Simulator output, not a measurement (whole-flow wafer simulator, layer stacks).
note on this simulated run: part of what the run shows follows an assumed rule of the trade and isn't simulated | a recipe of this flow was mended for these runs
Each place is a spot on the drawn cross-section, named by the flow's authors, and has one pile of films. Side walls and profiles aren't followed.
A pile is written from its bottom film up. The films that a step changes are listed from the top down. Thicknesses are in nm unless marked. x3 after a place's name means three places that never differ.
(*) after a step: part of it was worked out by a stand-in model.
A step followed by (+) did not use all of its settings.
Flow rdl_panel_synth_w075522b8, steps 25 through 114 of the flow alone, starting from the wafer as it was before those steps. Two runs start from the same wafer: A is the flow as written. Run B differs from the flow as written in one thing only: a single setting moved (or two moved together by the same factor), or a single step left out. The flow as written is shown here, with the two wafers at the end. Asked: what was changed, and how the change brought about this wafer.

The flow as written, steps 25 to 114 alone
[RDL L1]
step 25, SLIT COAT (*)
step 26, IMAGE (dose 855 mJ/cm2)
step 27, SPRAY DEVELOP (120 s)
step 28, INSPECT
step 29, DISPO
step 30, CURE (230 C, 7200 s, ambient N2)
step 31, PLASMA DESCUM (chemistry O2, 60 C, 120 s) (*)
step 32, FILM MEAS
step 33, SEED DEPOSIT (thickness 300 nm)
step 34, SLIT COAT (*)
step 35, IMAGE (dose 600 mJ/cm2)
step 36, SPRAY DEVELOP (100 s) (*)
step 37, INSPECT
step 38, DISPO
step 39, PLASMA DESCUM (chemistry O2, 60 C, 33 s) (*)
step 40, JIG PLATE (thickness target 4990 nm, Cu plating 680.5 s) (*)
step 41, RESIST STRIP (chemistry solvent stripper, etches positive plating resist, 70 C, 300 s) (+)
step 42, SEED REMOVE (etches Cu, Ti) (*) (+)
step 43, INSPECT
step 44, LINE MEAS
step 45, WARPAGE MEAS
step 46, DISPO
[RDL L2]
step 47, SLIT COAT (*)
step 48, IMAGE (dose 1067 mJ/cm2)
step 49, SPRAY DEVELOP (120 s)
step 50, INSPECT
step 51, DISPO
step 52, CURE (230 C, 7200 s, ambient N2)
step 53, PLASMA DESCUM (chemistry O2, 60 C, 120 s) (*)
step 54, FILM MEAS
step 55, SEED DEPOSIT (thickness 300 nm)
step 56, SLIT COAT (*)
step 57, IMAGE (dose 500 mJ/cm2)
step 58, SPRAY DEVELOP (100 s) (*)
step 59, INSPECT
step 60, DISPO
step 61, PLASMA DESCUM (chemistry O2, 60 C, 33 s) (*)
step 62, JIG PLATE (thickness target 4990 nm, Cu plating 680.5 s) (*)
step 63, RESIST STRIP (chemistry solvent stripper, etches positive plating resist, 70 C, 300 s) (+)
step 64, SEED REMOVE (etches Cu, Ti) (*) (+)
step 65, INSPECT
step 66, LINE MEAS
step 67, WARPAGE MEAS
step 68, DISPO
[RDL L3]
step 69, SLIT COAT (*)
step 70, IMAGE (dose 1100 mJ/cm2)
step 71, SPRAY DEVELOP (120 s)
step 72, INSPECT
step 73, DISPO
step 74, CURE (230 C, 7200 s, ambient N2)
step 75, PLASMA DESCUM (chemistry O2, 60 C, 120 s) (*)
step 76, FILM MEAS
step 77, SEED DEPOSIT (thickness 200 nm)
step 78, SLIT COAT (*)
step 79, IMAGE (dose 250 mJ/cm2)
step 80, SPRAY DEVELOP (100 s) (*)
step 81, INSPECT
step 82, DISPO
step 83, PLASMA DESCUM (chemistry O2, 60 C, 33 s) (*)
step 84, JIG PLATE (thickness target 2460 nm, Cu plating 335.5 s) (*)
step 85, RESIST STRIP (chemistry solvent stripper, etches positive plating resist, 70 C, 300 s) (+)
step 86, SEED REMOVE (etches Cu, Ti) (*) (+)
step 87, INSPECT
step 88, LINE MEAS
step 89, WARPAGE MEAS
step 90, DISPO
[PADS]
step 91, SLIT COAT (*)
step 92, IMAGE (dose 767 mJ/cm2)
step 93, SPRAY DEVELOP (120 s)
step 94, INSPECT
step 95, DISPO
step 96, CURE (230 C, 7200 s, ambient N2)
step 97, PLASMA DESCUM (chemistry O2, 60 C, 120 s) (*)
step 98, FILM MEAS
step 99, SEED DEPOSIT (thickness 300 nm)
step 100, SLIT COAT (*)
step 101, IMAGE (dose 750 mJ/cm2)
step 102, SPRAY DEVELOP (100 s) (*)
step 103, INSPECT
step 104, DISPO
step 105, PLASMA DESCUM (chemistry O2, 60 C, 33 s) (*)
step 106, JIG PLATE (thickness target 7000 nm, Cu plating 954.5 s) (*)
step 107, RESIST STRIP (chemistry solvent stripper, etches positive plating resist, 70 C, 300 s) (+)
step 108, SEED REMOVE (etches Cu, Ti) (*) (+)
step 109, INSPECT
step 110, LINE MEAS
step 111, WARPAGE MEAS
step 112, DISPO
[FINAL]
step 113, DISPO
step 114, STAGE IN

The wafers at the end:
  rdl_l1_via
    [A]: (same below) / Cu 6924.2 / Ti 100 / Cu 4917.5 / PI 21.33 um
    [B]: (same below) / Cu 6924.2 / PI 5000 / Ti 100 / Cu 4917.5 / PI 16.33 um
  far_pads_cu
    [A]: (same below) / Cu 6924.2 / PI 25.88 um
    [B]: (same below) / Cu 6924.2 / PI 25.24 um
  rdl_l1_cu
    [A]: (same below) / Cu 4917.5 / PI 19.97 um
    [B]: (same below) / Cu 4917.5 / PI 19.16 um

Cause: step 27, SPRAY DEVELOP: 120 s, was omitted.

Step by step, how the change led to this:
  step 34, SLIT COAT (*)
      rdl_l1_land: A +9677 ILINE-POS-THICK-GRADE-A (new film) | B +10.68 um ILINE-POS-THICK-GRADE-A (new film)
      far_pads_cu: A +10.3 um ILINE-POS-THICK-GRADE-A (new film) | B +10.7 um ILINE-POS-THICK-GRADE-A (new film)
      (also at 3 further places)
  step 36, SPRAY DEVELOP (100 s) (*)
      rdl_l1_land: A -9677 ILINE-POS-THICK-GRADE-A (all of it) | B -10.68 um ILINE-POS-THICK-GRADE-A (all of it)
      rdl_l1_cu: A -12.38 um ILINE-POS-THICK-GRADE-A (all of it) | B -12.6 um ILINE-POS-THICK-GRADE-A (all of it)
      (also at 1 further place)
  step 41, RESIST STRIP (chemistry solvent stripper, etches positive plating resist, 70 C, 300 s) (+)
      far_pads_cu: A -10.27 um ILINE-POS-THICK-GRADE-A (all of it) | B -10.67 um ILINE-POS-THICK-GRADE-A (all of it)
      rdl_l1_space: A -12.36 um ILINE-POS-THICK-GRADE-A (all of it) | B -12.55 um ILINE-POS-THICK-GRADE-A (all of it)
  step 47, SLIT COAT (*)
      far_pads_cu: A +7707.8 PI | B +6784.8 PI
      rdl_l1_cu: A +5962.6 PI (new film) | B +4824.9 PI (new film)
      (also at 3 further places)
  step 56, SLIT COAT (*)
      far_pads_cu: A +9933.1 ILINE-POS-THICK-GRADE-A (new film) | B +10.14 um ILINE-POS-THICK-GRADE-A (new film)
      rdl_l1_cu: A +10.04 um ILINE-POS-THICK-GRADE-A (new film) | B +10.28 um ILINE-POS-THICK-GRADE-A (new film)
      (also at 3 further places)
  step 63, RESIST STRIP (chemistry solvent stripper, etches positive plating resist, 70 C, 300 s) (+)
      far_pads_cu: A -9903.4 ILINE-POS-THICK-GRADE-A (all of it) | B -10.11 um ILINE-POS-THICK-GRADE-A (all of it)
      rdl_l1_cu: A -10.01 um ILINE-POS-THICK-GRADE-A (all of it) | B -10.25 um ILINE-POS-THICK-GRADE-A (all of it)
      (also at 3 further places)
  step 69, SLIT COAT (*)
      far_pads_cu: A +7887 PI | B +8072.1 PI
      rdl_l1_cu: A +7912.4 PI | B +8104.4 PI
      (also at 3 further places)
  step 78, SLIT COAT (*)
      rdl_l1_via: A +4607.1 ILINE-POS-THICK-GRADE-A (new film) | B +4105.5 ILINE-POS-THICK-GRADE-A (new film)
  step 85, RESIST STRIP (chemistry solvent stripper, etches positive plating resist, 70 C, 300 s) (+)
      rdl_l1_via: A -4577.4 ILINE-POS-THICK-GRADE-A (all of it) | B -4075.8 ILINE-POS-THICK-GRADE-A (all of it)
  step 91, SLIT COAT (*)
      rdl_l1_cu: A +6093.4 PI | B +6227.3 PI
      rdl_l1_space: A +6262.1 PI | B +6408.8 PI
      (also at 1 further place)
  step 100, SLIT COAT (*)
      far_pads_cu: A +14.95 um ILINE-POS-THICK-GRADE-A (new film) | B +15.01 um ILINE-POS-THICK-GRADE-A (new film)
      rdl_l1_cu: A +15.24 um ILINE-POS-THICK-GRADE-A (new film) | B +15.37 um ILINE-POS-THICK-GRADE-A (new film)
      (also at 3 further places)
  step 107, RESIST STRIP (chemistry solvent stripper, etches positive plating resist, 70 C, 300 s) (+)
      far_pads_cu: A -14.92 um ILINE-POS-THICK-GRADE-A (all of it) | B -14.98 um ILINE-POS-THICK-GRADE-A (all of it)
      rdl_l1_cu: A -15.21 um ILINE-POS-THICK-GRADE-A (all of it) | B -15.34 um ILINE-POS-THICK-GRADE-A (all of it)
      (also at 3 further places)
Taking metal films that touch as one body, rdl_l1_via has 2 bodies (between them, from the top down: PI 5000); the flow as written gives 1 body.
